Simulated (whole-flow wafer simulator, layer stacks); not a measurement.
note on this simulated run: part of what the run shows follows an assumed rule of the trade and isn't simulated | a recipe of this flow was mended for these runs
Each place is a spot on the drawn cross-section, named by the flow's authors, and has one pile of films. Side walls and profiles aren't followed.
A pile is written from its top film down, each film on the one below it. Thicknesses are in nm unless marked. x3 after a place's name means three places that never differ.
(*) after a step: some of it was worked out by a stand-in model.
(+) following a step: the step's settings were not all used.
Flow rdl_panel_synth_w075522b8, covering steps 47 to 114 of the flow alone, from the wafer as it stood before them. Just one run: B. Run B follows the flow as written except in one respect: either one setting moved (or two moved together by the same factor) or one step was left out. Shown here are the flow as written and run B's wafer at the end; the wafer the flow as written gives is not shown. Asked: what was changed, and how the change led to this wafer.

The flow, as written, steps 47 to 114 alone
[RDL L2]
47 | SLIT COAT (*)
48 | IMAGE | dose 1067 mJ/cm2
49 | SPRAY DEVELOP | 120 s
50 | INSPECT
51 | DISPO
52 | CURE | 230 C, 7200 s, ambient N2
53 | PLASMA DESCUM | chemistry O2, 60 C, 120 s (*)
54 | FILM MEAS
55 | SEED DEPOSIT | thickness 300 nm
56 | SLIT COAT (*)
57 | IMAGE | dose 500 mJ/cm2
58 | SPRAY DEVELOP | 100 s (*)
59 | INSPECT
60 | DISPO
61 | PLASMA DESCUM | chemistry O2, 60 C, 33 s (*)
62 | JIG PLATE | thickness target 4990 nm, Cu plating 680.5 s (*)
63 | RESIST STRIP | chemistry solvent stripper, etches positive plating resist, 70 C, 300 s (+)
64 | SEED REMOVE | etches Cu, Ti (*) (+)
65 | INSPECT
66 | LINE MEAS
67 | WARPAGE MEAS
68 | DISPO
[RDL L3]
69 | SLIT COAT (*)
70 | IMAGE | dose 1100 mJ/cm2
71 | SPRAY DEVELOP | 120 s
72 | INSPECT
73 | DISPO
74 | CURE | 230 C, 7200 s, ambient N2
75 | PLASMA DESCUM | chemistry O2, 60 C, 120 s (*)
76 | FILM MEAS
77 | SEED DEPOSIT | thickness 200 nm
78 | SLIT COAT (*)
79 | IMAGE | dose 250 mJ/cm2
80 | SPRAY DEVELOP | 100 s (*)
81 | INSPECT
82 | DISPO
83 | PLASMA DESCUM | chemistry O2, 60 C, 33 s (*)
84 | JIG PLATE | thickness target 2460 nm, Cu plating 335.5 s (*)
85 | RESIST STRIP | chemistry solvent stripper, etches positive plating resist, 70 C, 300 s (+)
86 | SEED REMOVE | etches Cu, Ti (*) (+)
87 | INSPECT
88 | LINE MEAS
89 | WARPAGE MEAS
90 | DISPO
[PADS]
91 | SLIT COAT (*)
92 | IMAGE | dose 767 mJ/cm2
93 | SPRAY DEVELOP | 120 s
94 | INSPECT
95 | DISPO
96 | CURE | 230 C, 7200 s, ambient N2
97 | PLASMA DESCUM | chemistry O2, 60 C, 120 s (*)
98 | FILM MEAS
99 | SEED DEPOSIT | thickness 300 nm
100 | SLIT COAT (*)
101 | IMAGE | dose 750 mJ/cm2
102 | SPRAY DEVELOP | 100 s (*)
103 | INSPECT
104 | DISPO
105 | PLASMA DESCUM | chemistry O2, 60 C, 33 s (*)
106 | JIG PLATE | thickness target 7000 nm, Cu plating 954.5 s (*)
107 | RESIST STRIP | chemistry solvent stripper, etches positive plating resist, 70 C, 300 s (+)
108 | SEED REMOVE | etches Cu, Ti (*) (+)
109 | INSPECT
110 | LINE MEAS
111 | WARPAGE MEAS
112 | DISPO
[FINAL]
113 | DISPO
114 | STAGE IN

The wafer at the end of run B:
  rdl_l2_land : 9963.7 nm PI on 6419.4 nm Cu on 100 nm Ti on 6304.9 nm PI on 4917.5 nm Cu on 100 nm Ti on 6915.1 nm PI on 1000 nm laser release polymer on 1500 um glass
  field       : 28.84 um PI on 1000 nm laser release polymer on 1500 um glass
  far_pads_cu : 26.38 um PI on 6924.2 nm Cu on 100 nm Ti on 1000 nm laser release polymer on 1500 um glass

Cause: step 62, JIG PLATE: Cu plating 884.6 s was run, while the flow as written has Cu plating 680.5 s.

The path from the change to this, step by step:
  62 | JIG PLATE | thickness target 4990 nm, Cu plating 680.5 s (*)
      rdl_l2_cu, rdl_l2_land, rdl_l2_via, rdl_l2_rim, rdl_l3_land, rdl_l3_via: +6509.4 Cu (as written it would have been: +5007.5 Cu)
  69 | SLIT COAT (*)
      rdl_l3_cu, rdl_l3_space: +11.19 um PI (as written it would have been: +9998.1 PI)
      rdl_l1_rim: +10.52 um PI (as written it would have been: +9339.9 PI)
      (also at 14 further places)
  78 | SLIT COAT (*)
      rdl_l2_space: +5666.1 ILINE-POS-THICK-GRADE-A (new film) (as written it would have been: +5535.4 ILINE-POS-THICK-GRADE-A (new film))
      rdl_l1_rim: +5212.8 ILINE-POS-THICK-GRADE-A (new film) (as written it would have been: +5099.6 ILINE-POS-THICK-GRADE-A (new film))
      (also at 3 further places)
  80 | SPRAY DEVELOP | 100 s (*)
      rdl_l3_land: -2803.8 ILINE-POS-THICK-GRADE-A (all of it) (as written it would have been: -2880.1 ILINE-POS-THICK-GRADE-A (all of it))
  85 | RESIST STRIP | chemistry solvent stripper, etches positive plating resist, 70 C, 300 s (+)
      rdl_l2_space: -5636.4 ILINE-POS-THICK-GRADE-A (all of it) (as written it would have been: -5505.7 ILINE-POS-THICK-GRADE-A (all of it))
      rdl_l1_rim: -5183.1 ILINE-POS-THICK-GRADE-A (all of it) (as written it would have been: -5069.9 ILINE-POS-THICK-GRADE-A (all of it))
      (also at 2 further places)
  91 | SLIT COAT (*)
      rdl_l2_via: +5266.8 PI (as written it would have been: +5469 PI)
      rdl_l3_land: +3991.7 PI (new film) (as written it would have been: +4074.9 PI (new film))
      (also at 1 further place)
  100 | SLIT COAT (*)
      rdl_l1_land: +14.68 um ILINE-POS-THICK-GRADE-A (new film) (as written it would have been: +14.67 um ILINE-POS-THICK-GRADE-A (new film))
      rdl_l1_via: +14.71 um ILINE-POS-THICK-GRADE-A (new film) (as written it would have been: +14.7 um ILINE-POS-THICK-GRADE-A (new film))
      (also at 10 further places)
  107 | RESIST STRIP | chemistry solvent stripper, etches positive plating resist, 70 C, 300 s (+)
      rdl_l1_land: -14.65 um ILINE-POS-THICK-GRADE-A (all of it) (as written it would have been: -14.64 um ILINE-POS-THICK-GRADE-A (all of it))
      rdl_l2_cu: -15.26 um ILINE-POS-THICK-GRADE-A (all of it) (as written it would have been: -15.21 um ILINE-POS-THICK-GRADE-A (all of it))
      (also at 9 further places)
